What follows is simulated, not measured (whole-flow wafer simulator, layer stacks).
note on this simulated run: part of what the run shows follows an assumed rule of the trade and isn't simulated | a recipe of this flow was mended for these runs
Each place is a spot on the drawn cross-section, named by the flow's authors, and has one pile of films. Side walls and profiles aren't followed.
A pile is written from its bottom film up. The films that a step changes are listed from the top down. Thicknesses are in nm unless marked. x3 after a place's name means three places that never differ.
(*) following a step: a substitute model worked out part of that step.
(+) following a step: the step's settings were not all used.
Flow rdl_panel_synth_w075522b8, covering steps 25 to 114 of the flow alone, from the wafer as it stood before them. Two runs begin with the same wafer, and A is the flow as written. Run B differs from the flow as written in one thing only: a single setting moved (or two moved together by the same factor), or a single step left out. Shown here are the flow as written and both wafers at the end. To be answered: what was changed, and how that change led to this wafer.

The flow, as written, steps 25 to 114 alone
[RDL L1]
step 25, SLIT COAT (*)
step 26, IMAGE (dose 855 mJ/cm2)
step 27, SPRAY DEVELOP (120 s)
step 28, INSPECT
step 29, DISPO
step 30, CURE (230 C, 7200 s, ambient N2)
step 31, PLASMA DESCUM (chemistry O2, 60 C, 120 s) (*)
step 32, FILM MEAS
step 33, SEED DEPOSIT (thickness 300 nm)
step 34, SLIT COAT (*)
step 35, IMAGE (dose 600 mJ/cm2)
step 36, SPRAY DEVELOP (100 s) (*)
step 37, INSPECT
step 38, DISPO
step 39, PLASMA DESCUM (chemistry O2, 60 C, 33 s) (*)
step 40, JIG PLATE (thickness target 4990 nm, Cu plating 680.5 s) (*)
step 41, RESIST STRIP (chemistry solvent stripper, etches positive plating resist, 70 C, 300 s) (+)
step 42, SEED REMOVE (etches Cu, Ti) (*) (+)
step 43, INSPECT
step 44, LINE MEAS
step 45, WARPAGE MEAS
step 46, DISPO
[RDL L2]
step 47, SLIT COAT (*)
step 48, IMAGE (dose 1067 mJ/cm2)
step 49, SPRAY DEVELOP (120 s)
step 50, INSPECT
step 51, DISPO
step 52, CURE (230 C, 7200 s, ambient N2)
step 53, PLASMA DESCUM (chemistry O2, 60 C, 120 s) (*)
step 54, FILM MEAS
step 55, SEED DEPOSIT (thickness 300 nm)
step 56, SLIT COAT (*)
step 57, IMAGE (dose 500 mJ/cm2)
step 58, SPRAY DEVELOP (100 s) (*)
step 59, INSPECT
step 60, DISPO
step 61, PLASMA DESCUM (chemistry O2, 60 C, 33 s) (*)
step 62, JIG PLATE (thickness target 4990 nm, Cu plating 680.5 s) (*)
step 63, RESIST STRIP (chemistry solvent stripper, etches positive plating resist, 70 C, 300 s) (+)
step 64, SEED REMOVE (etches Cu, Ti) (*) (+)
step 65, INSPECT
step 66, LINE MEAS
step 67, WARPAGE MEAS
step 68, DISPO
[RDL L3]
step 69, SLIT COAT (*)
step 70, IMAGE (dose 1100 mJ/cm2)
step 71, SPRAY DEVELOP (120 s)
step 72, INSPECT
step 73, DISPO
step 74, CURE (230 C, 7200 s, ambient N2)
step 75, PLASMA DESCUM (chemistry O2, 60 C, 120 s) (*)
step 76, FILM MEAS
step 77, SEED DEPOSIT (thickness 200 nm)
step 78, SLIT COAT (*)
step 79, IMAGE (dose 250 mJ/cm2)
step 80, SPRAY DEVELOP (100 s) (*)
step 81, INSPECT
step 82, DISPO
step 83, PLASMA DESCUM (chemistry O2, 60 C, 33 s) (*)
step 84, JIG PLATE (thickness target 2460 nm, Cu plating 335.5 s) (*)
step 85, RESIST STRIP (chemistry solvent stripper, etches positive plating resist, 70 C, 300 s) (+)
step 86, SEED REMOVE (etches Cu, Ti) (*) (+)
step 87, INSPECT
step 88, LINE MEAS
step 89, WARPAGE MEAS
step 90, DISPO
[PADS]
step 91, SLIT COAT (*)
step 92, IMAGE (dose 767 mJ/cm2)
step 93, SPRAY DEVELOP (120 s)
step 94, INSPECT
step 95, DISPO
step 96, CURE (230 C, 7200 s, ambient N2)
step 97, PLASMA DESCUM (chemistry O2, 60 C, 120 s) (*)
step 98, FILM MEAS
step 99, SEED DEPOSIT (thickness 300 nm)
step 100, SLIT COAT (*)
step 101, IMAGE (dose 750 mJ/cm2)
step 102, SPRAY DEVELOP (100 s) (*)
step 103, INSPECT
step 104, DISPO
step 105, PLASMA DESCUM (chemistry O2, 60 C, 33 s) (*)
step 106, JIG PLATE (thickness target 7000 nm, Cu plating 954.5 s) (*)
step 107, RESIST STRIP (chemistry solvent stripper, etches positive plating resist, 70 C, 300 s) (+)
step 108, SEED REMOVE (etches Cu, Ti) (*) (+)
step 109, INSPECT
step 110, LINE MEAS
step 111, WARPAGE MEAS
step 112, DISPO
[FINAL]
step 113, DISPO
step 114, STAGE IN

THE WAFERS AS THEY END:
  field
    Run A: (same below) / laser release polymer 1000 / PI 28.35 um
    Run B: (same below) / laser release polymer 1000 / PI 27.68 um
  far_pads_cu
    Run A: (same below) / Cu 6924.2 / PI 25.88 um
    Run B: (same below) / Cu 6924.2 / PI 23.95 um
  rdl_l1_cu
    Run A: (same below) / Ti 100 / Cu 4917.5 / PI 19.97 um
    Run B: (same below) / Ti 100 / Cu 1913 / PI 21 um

Cause: step 40, JIG PLATE: Cu plating 272.2 s was run, while the flow as written has Cu plating 680.5 s.

Step by step, how the change led to this:
  step 40, JIG PLATE (thickness target 4990 nm, Cu plating 680.5 s) (*)
      rdl_l1_cu, rdl_l1_land, rdl_l1_via, rdl_l1_rim, rdl_l2_land, rdl_l2_via: A +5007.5 Cu | B +2003 Cu
  step 47, SLIT COAT (*)
      field, rdl_l3_cu, rdl_l3_space and 7 more: A +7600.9 PI | B +6932.8 PI
      rdl_l2_cu, rdl_l2_space: A +8899.9 PI | B +7443 PI
      (as well as at 5 more places)
  step 56, SLIT COAT (*)
      rdl_l1_via: A +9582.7 ILINE-POS-THICK-GRADE-A (new film) | B +10.16 um ILINE-POS-THICK-GRADE-A (new film)
      far_pads_cu: A +9933.1 ILINE-POS-THICK-GRADE-A (new film) | B +9536.6 ILINE-POS-THICK-GRADE-A (new film)
      (as well as at 8 more places)
  step 58, SPRAY DEVELOP (100 s) (*)
      rdl_l2_cu: A -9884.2 ILINE-POS-THICK-GRADE-A (all of it) | B -9485.3 ILINE-POS-THICK-GRADE-A (all of it)
      rdl_l2_land: A -7416.3 ILINE-POS-THICK-GRADE-A (all of it) | B -7869.9 ILINE-POS-THICK-GRADE-A (all of it)
      (as well as at 1 more place)
  step 63, RESIST STRIP (chemistry solvent stripper, etches positive plating resist, 70 C, 300 s) (+)
      rdl_l1_via: A -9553 ILINE-POS-THICK-GRADE-A (all of it) | B -10.13 um ILINE-POS-THICK-GRADE-A (all of it)
      far_pads_cu: A -9903.4 ILINE-POS-THICK-GRADE-A (all of it) | B -9506.9 ILINE-POS-THICK-GRADE-A (all of it)
      (as well as at 5 more places)
  step 69, SLIT COAT (*)
      rdl_l2_space: A +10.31 um PI | B +9774.4 PI
      far_pads_cu: A +7887 PI | B +7527.7 PI
      (as well as at 8 more places)
  step 78, SLIT COAT (*)
      rdl_l1_cu: A +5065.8 ILINE-POS-THICK-GRADE-A (new film) | B +5261.4 ILINE-POS-THICK-GRADE-A (new film)
      rdl_l1_space: A +5190.8 ILINE-POS-THICK-GRADE-A (new film) | B +5319.4 ILINE-POS-THICK-GRADE-A (new film)
      (as well as at 5 more places)
  step 85, RESIST STRIP (chemistry solvent stripper, etches positive plating resist, 70 C, 300 s) (+)
      rdl_l1_cu: A -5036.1 ILINE-POS-THICK-GRADE-A (all of it) | B -5231.7 ILINE-POS-THICK-GRADE-A (all of it)
      rdl_l1_space: A -5161.1 ILINE-POS-THICK-GRADE-A (all of it) | B -5289.7 ILINE-POS-THICK-GRADE-A (all of it)
      (as well as at 5 more places)
  step 91, SLIT COAT (*)
      far_pads_cu: A +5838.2 PI | B +5695.5 PI
      rdl_l1_land: A +5408.9 PI | B +5554.2 PI
      (as well as at 4 more places)
  step 100, SLIT COAT (*)
      far_pads_cu: A +14.95 um ILINE-POS-THICK-GRADE-A (new film) | B +14.78 um ILINE-POS-THICK-GRADE-A (new film)
      rdl_l1_cu: A +15.24 um ILINE-POS-THICK-GRADE-A (new film) | B +15.09 um ILINE-POS-THICK-GRADE-A (new film)
      (as well as at 8 more places)
  step 107, RESIST STRIP (chemistry solvent stripper, etches positive plating resist, 70 C, 300 s) (+)
      far_pads_cu: A -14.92 um ILINE-POS-THICK-GRADE-A (all of it) | B -14.75 um ILINE-POS-THICK-GRADE-A (all of it)
      rdl_l1_cu: A -15.21 um ILINE-POS-THICK-GRADE-A (all of it) | B -15.06 um ILINE-POS-THICK-GRADE-A (all of it)
      (as well as at 8 more places)
